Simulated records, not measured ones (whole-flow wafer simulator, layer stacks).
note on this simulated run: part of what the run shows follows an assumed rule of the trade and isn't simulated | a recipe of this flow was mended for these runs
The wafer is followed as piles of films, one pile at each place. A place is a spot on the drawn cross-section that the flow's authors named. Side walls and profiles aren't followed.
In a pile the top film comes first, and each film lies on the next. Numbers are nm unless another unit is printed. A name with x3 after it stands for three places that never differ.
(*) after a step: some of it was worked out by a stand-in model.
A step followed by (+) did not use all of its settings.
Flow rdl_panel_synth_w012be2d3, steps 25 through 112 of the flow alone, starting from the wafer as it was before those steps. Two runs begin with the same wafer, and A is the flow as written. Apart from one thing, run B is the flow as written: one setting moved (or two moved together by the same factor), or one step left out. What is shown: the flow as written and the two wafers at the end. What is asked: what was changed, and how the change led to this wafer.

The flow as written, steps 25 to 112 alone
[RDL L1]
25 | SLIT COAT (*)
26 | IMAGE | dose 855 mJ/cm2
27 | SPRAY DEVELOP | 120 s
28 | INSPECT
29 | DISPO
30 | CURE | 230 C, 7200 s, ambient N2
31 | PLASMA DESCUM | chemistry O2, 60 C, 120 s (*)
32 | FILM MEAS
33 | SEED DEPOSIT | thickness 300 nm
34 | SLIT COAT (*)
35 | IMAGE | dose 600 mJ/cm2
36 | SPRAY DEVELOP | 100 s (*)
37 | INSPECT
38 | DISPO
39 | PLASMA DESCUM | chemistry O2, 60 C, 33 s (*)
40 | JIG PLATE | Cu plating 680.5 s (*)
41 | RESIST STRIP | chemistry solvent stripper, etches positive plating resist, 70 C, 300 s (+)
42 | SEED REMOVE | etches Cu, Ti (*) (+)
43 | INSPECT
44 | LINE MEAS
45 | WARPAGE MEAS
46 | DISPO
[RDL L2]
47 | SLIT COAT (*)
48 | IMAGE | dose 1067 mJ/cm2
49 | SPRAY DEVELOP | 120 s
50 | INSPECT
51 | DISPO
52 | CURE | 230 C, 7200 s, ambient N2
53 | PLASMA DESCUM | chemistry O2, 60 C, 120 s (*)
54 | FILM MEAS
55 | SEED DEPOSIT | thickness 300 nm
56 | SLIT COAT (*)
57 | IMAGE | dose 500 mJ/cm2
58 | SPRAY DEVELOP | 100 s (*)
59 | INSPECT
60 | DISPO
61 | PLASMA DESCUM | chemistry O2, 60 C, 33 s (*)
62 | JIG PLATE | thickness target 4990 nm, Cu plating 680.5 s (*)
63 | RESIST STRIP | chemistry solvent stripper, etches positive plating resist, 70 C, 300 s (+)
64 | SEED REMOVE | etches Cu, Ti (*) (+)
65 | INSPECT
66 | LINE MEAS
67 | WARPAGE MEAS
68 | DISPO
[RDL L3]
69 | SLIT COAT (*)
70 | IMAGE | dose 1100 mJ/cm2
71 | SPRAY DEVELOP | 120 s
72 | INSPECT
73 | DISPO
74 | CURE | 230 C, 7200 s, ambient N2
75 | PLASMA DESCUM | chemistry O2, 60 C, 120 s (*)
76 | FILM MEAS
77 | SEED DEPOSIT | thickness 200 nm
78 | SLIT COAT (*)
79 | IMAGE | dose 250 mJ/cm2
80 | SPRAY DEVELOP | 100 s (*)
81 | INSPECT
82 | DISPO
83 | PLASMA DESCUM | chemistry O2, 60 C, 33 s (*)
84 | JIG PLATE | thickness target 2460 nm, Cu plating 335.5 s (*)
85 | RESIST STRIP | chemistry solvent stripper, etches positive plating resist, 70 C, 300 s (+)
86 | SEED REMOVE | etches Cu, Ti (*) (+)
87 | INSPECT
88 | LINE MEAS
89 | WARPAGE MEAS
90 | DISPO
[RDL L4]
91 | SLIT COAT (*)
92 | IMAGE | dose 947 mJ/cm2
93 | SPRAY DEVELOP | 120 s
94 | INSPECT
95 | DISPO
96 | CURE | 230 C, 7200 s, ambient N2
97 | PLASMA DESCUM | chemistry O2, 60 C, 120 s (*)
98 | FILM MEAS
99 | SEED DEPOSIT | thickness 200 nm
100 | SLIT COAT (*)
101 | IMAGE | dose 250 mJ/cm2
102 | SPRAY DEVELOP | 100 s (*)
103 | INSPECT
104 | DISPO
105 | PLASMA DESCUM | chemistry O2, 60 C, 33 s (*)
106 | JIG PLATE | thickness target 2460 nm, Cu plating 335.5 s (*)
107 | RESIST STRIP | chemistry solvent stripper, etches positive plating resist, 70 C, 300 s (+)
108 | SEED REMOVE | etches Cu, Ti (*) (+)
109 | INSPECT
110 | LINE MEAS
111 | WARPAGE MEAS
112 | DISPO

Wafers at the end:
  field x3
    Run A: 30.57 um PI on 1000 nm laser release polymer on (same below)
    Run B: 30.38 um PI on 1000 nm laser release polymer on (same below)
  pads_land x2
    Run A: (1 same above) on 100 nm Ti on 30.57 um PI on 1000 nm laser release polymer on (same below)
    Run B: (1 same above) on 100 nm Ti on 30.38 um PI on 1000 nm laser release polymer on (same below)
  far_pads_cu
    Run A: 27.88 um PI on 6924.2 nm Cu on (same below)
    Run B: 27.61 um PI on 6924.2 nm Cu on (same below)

Cause: step 40, JIG PLATE: Cu plating 571.6 s was run, while the flow as written has Cu plating 680.5 s.

The path from the change to this, step by step:
  40 | JIG PLATE | Cu plating 680.5 s (*)
      rdl_l1_cu, rdl_l1_land, rdl_l1_via, rdl_l1_rim, rdl_l2_land, rdl_l2_via: A +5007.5 Cu | B +4206.2 Cu
  47 | SLIT COAT (*)
      field x3, rdl_l3_cu, rdl_l3_space and 9 more: A +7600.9 PI | B +7420.1 PI
      rdl_l2_cu, rdl_l2_space: A +8899.9 PI | B +8505.4 PI
      (also at 5 further places)
  56 | SLIT COAT (*)
      rdl_l1_cu: A +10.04 um ILINE-POS-THICK-GRADE-A (new film) | B +10.11 um ILINE-POS-THICK-GRADE-A (new film)
      rdl_l1_space: A +11.02 um ILINE-POS-THICK-GRADE-A (new film) | B +10.95 um ILINE-POS-THICK-GRADE-A (new film)
      (also at 1 further place)
  58 | SPRAY DEVELOP | 100 s (*)
      rdl_l2_via: A -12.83 um ILINE-POS-THICK-GRADE-A (all of it) | B -12.96 um ILINE-POS-THICK-GRADE-A (all of it)
  63 | RESIST STRIP | chemistry solvent stripper, etches positive plating resist, 70 C, 300 s (+)
      rdl_l1_cu: A -10.01 um ILINE-POS-THICK-GRADE-A (all of it) | B -10.08 um ILINE-POS-THICK-GRADE-A (all of it)
      rdl_l1_space: A -10.99 um ILINE-POS-THICK-GRADE-A (all of it) | B -10.92 um ILINE-POS-THICK-GRADE-A (all of it)
  69 | SLIT COAT (*)
      rdl_l2_space: A +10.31 um PI | B +10.17 um PI
      rdl_l2_land: A +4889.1 PI (new film) | B +4990 PI (new film)
      (also at 1 further place)
  91 | SLIT COAT (*)
      far_pads_cu: A +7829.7 PI | B +8014.6 PI
      rdl_l1_cu: A +8062.8 PI | B +8332.6 PI
      (also at 3 further places)
  100 | SLIT COAT (*)
      rdl_l1_cu: A +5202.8 ILINE-POS-THICK-GRADE-A (new film) | B +5090.1 ILINE-POS-THICK-GRADE-A (new film)
      rdl_l1_space: A +5250.1 ILINE-POS-THICK-GRADE-A (new film) | B +5088.1 ILINE-POS-THICK-GRADE-A (new film)
  107 | RESIST STRIP | chemistry solvent stripper, etches positive plating resist, 70 C, 300 s (+)
      rdl_l1_cu: A -5173.1 ILINE-POS-THICK-GRADE-A (all of it) | B -5060.4 ILINE-POS-THICK-GRADE-A (all of it)
      rdl_l1_space: A -5220.4 ILINE-POS-THICK-GRADE-A (all of it) | B -5058.4 ILINE-POS-THICK-GRADE-A (all of it)
